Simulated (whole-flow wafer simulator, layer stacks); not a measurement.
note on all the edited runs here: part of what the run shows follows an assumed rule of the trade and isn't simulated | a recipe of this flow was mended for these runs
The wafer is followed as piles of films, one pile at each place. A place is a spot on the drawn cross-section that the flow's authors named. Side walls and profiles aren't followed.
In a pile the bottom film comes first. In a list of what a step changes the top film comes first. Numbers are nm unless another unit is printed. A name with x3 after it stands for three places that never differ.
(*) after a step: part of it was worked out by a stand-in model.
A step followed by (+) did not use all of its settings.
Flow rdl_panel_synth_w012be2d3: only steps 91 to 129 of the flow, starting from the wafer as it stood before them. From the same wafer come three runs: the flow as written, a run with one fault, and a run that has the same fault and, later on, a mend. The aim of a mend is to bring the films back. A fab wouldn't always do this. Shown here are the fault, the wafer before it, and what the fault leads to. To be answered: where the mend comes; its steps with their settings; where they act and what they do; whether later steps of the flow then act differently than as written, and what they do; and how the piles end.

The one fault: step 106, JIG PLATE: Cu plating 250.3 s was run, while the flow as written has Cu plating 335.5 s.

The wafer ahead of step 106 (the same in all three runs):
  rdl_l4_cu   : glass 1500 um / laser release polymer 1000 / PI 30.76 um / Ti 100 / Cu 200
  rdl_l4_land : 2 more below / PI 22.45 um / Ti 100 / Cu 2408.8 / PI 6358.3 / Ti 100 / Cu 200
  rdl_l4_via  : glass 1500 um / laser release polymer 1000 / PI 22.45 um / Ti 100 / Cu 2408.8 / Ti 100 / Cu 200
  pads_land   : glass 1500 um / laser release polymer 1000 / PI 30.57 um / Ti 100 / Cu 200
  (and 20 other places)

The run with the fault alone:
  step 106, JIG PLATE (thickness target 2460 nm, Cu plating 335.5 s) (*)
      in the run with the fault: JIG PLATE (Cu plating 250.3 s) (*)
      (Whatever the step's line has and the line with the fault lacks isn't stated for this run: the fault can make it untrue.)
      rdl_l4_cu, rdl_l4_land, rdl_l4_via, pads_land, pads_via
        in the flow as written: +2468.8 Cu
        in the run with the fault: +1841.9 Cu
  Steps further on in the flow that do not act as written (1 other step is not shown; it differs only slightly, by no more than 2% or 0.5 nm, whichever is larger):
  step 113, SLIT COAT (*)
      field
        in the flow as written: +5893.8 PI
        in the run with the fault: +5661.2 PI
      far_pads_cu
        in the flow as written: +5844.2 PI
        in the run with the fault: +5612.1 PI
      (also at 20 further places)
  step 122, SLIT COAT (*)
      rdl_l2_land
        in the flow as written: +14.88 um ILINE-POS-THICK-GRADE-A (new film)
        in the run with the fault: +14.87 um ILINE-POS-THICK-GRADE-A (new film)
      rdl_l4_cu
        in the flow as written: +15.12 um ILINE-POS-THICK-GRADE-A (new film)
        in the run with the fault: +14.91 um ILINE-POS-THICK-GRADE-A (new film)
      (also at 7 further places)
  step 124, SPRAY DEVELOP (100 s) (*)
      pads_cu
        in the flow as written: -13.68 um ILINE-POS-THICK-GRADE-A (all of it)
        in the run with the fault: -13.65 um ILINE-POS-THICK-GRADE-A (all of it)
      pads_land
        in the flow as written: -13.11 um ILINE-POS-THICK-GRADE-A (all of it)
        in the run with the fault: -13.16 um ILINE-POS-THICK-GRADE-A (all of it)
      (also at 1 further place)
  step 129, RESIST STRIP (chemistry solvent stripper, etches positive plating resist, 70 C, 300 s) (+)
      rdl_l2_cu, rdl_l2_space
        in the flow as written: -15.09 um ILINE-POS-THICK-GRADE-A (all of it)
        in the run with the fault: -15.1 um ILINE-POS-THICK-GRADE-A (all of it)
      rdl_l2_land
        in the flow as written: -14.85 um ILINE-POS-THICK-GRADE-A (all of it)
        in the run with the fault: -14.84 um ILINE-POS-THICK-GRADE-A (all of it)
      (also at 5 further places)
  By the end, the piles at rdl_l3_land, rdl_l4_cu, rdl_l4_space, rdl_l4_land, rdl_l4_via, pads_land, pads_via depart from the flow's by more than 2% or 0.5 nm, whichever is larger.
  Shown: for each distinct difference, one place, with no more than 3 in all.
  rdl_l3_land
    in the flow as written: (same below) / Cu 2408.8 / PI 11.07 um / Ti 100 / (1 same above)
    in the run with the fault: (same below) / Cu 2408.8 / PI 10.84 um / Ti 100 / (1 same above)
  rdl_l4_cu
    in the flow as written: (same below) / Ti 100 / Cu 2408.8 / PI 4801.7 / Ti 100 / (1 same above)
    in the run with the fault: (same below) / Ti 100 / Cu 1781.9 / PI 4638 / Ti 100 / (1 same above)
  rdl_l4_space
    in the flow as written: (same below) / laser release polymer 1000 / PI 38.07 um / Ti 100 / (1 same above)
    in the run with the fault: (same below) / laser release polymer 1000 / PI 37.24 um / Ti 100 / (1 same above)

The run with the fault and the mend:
  The mend stands after step 106.
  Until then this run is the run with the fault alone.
  step 106a, JIG PLATE (Cu plating 85.22 s) (*) (the flow's step 106 again, with other settings)
      rdl_l4_cu, rdl_l4_land, rdl_l4_via, pads_land, pads_via
        +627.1 Cu
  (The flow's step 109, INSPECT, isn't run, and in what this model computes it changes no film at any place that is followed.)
  Every later step of the flow that is run acts as written, at every place that is followed, to within 2% or 0.5 nm, whichever is larger.
  The piles end only slightly different from the flow's at the places that both follow, by no more than 2% or 0.5 nm, whichever is larger.
